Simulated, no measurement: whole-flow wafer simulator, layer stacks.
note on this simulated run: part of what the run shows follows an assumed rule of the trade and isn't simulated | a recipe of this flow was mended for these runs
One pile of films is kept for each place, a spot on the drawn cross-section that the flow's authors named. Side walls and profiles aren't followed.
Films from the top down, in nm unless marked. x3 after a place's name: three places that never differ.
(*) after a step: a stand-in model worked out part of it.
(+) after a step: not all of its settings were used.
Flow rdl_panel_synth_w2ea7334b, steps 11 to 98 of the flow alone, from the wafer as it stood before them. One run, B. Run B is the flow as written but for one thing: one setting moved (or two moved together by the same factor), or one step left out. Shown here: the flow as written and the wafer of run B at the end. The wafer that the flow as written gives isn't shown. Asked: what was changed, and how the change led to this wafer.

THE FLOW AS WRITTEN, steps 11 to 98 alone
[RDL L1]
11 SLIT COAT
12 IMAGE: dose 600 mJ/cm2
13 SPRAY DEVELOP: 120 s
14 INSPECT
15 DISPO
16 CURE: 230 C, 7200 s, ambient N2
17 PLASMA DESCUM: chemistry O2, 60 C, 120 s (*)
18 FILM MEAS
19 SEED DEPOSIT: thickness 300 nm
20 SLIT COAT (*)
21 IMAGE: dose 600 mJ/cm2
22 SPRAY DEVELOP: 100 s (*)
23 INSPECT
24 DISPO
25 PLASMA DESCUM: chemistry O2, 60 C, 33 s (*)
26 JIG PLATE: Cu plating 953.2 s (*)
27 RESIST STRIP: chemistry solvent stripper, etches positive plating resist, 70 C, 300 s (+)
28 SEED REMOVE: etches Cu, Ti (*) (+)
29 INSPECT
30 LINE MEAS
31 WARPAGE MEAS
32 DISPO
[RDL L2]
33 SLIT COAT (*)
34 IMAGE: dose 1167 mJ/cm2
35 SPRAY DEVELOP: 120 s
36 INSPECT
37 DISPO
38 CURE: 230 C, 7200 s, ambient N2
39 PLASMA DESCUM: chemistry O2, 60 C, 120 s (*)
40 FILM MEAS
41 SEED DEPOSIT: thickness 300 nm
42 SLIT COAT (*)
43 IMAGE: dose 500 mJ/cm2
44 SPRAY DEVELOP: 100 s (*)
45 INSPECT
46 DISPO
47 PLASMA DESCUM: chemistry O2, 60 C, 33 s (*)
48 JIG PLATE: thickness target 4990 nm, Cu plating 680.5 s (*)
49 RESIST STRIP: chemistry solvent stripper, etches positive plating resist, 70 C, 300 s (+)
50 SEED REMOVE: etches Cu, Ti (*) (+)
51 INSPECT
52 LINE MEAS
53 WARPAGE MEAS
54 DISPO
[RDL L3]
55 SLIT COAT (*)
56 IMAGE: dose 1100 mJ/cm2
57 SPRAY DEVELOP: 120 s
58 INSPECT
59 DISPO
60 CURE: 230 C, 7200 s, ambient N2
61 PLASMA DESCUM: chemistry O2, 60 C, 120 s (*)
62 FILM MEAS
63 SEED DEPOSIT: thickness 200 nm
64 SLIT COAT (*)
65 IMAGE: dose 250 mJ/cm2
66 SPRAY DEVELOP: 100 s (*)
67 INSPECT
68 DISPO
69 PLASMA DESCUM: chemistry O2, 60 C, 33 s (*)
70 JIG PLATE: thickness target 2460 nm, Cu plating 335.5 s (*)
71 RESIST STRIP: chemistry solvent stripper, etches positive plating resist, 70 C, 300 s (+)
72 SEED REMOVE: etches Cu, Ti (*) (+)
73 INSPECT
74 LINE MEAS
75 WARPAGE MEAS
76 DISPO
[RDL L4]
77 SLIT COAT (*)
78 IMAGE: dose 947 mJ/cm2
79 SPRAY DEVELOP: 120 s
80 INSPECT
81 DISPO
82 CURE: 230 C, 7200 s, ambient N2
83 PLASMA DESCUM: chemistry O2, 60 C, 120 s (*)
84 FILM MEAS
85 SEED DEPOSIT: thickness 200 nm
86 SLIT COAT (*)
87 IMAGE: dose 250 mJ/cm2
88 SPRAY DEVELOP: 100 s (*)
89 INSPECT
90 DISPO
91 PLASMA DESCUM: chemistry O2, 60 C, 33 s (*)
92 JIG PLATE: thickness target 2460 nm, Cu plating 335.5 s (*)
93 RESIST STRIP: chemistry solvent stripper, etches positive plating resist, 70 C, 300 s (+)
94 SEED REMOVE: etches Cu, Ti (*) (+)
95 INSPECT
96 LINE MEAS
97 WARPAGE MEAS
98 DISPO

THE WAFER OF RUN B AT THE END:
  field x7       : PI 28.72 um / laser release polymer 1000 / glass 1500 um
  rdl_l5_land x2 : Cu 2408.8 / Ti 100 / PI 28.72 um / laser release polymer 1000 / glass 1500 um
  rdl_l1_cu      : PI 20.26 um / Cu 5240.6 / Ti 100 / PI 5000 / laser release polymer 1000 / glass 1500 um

The cause: step 26, JIG PLATE: Cu plating 724.4 s was run, where the flow has Cu plating 953.2 s.

How the change led to this, step by step:
  26 JIG PLATE: Cu plating 953.2 s (*)
      rdl_l1_cu, rdl_l1_via, rdl_l1_rim, rdl_l2_land, rdl_l2_via: Cu +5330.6 (as written it would be: Cu +7014.2)
  33 SLIT COAT (*)
      rdl_l1_space: PI +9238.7 (as written it would be: PI +10.38 um)
      field x7, rdl_l3_cu, rdl_l3_space and 9 more: PI +7674.4 (as written it would be: PI +8062.5)
      (and at 5 more places)
  42 SLIT COAT (*)
      rdl_l2_cu, rdl_l2_space: ILINE-POS-THICK-GRADE-A +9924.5 (new film) (as written it would be: ILINE-POS-THICK-GRADE-A +10.13 um (new film))
      rdl_l1_space: ILINE-POS-THICK-GRADE-A +10.29 um (new film) (as written it would be: ILINE-POS-THICK-GRADE-A +10.52 um (new film))
      (and at 3 more places)
  44 SPRAY DEVELOP: 100 s (*)
      rdl_l2_cu: ILINE-POS-THICK-GRADE-A -9924.5 (all of it) (as written it would be: ILINE-POS-THICK-GRADE-A -10.13 um (all of it))
      rdl_l2_land: ILINE-POS-THICK-GRADE-A -7370.3 (all of it) (as written it would be: ILINE-POS-THICK-GRADE-A -7139.5 (all of it))
      (and at 1 more place)
  49 RESIST STRIP: chemistry solvent stripper, etches positive plating resist, 70 C, 300 s (+)
      rdl_l2_space: ILINE-POS-THICK-GRADE-A -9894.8 (all of it) (as written it would be: ILINE-POS-THICK-GRADE-A -10.1 um (all of it))
      rdl_l1_space: ILINE-POS-THICK-GRADE-A -10.26 um (all of it) (as written it would be: ILINE-POS-THICK-GRADE-A -10.49 um (all of it))
      (and at 1 more place)
  55 SLIT COAT (*)
      rdl_l1_space: PI +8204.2 (as written it would be: PI +8409.5)
      rdl_l1_via: PI +8199.8 (as written it would be: PI +8010.4)
      (and at 4 more places)
  64 SLIT COAT (*)
      rdl_l1_via: ILINE-POS-THICK-GRADE-A +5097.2 (new film) (as written it would be: ILINE-POS-THICK-GRADE-A +4989.6 (new film))
      rdl_l2_land: ILINE-POS-THICK-GRADE-A +4254.2 (new film) (as written it would be: ILINE-POS-THICK-GRADE-A +4157.2 (new film))
      (and at 1 more place)
  71 RESIST STRIP: chemistry solvent stripper, etches positive plating resist, 70 C, 300 s (+)
      rdl_l1_via: ILINE-POS-THICK-GRADE-A -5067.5 (all of it) (as written it would be: ILINE-POS-THICK-GRADE-A -4959.9 (all of it))
      rdl_l2_land: ILINE-POS-THICK-GRADE-A -4224.5 (all of it) (as written it would be: ILINE-POS-THICK-GRADE-A -4127.5 (all of it))
      (and at 1 more place)
